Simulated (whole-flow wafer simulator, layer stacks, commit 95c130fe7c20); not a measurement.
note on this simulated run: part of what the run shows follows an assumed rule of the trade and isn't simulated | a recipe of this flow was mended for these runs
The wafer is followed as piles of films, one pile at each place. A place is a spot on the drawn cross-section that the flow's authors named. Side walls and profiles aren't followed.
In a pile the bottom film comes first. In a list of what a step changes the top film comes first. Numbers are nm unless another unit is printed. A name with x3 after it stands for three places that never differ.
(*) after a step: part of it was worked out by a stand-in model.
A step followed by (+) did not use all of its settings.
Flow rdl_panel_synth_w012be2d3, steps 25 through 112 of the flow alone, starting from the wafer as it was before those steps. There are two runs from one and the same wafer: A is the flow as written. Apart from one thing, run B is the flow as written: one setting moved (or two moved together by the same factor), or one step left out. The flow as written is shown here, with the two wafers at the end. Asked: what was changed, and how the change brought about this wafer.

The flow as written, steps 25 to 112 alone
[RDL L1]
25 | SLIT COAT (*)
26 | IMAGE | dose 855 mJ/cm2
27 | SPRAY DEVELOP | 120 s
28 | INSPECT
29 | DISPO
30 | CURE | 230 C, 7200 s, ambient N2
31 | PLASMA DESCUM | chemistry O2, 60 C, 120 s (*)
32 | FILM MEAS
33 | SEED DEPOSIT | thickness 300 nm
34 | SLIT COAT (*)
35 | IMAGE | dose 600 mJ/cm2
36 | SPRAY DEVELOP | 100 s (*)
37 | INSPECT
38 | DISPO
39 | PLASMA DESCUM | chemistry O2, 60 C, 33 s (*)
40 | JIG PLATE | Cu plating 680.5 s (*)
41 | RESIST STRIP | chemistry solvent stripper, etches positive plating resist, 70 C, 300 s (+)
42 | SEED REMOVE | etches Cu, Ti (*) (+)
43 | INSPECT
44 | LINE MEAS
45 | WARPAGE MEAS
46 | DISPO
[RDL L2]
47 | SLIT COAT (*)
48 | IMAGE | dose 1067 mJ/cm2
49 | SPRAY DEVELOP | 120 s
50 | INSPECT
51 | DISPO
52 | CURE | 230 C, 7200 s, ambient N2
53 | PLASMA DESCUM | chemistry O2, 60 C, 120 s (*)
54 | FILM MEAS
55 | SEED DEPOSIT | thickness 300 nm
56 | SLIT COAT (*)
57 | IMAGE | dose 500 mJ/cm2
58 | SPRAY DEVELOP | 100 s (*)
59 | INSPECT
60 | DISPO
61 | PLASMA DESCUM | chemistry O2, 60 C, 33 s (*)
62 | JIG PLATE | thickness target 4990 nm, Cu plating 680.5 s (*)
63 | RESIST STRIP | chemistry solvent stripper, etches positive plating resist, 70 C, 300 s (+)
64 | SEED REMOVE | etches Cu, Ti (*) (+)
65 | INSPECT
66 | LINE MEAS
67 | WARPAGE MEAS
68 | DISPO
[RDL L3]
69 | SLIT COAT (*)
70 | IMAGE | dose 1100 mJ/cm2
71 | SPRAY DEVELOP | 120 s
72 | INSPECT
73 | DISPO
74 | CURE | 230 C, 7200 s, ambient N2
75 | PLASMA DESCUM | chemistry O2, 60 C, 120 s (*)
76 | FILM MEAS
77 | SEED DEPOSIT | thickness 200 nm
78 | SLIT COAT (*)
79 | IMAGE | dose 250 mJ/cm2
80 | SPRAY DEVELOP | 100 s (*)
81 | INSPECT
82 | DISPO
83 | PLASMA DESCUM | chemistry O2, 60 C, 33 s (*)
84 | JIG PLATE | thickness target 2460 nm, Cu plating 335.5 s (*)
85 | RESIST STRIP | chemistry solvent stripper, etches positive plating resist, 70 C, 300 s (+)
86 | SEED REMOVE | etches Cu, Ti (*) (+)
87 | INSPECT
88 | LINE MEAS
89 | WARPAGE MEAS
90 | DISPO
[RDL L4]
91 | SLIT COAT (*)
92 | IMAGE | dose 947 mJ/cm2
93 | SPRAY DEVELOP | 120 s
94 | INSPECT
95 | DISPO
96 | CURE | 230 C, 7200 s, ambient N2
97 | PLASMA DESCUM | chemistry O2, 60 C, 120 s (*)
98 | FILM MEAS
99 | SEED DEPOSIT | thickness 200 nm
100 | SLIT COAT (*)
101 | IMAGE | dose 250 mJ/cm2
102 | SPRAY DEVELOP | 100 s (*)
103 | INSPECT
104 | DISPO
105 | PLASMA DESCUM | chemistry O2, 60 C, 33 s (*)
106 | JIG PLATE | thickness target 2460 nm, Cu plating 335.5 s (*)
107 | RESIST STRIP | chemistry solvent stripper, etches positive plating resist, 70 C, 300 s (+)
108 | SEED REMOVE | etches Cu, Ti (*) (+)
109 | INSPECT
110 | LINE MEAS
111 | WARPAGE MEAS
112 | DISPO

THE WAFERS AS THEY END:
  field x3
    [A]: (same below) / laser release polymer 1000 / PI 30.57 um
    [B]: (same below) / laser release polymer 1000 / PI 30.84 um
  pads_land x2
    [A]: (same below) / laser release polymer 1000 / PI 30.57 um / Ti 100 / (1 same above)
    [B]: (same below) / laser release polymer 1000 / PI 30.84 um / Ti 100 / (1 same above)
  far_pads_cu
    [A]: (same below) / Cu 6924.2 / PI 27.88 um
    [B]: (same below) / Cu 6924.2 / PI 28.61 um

The reason: step 40, JIG PLATE: Cu plating 843.8 s was run, whereas the flow has Cu plating 680.5 s.

The path from the change to this, step by step:
  40 | JIG PLATE | Cu plating 680.5 s (*)
      rdl_l1_cu, rdl_l1_land, rdl_l1_via, rdl_l1_rim, rdl_l2_land, rdl_l2_via: A +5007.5 Cu | B +6209.2 Cu
  47 | SLIT COAT (*)
      rdl_l1_space: A +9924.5 PI | B +10.47 um PI
      field x3, rdl_l3_cu, rdl_l3_space and 9 more: A +7600.9 PI | B +7875.8 PI
      (as well as at 6 more places)
  56 | SLIT COAT (*)
      rdl_l2_cu, rdl_l2_space: A +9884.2 ILINE-POS-THICK-GRADE-A (new film) | B +10.03 um ILINE-POS-THICK-GRADE-A (new film)
      far_pads_cu: A +9933.1 ILINE-POS-THICK-GRADE-A (new film) | B +10.07 um ILINE-POS-THICK-GRADE-A (new film)
      (as well as at 6 more places)
  58 | SPRAY DEVELOP | 100 s (*)
      rdl_l2_cu: A -9884.2 ILINE-POS-THICK-GRADE-A (all of it) | B -10.03 um ILINE-POS-THICK-GRADE-A (all of it)
      rdl_l2_land: A -7416.3 ILINE-POS-THICK-GRADE-A (all of it) | B -7248.1 ILINE-POS-THICK-GRADE-A (all of it)
      (as well as at 1 more place)
  63 | RESIST STRIP | chemistry solvent stripper, etches positive plating resist, 70 C, 300 s (+)
      far_pads_cu: A -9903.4 ILINE-POS-THICK-GRADE-A (all of it) | B -10.04 um ILINE-POS-THICK-GRADE-A (all of it)
      rdl_l1_cu: A -10.01 um ILINE-POS-THICK-GRADE-A (all of it) | B -9884.7 ILINE-POS-THICK-GRADE-A (all of it)
      (as well as at 4 more places)
  69 | SLIT COAT (*)
      rdl_l1_land: A +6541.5 PI | B +6370.9 PI
      rdl_l1_via: A +7624.2 PI | B +7421.4 PI
      (as well as at 4 more places)
  78 | SLIT COAT (*)
      rdl_l1_via: A +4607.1 ILINE-POS-THICK-GRADE-A (new film) | B +4479.6 ILINE-POS-THICK-GRADE-A (new film)
  85 | RESIST STRIP | chemistry solvent stripper, etches positive plating resist, 70 C, 300 s (+)
      rdl_l1_via: A -4577.4 ILINE-POS-THICK-GRADE-A (all of it) | B -4449.9 ILINE-POS-THICK-GRADE-A (all of it)
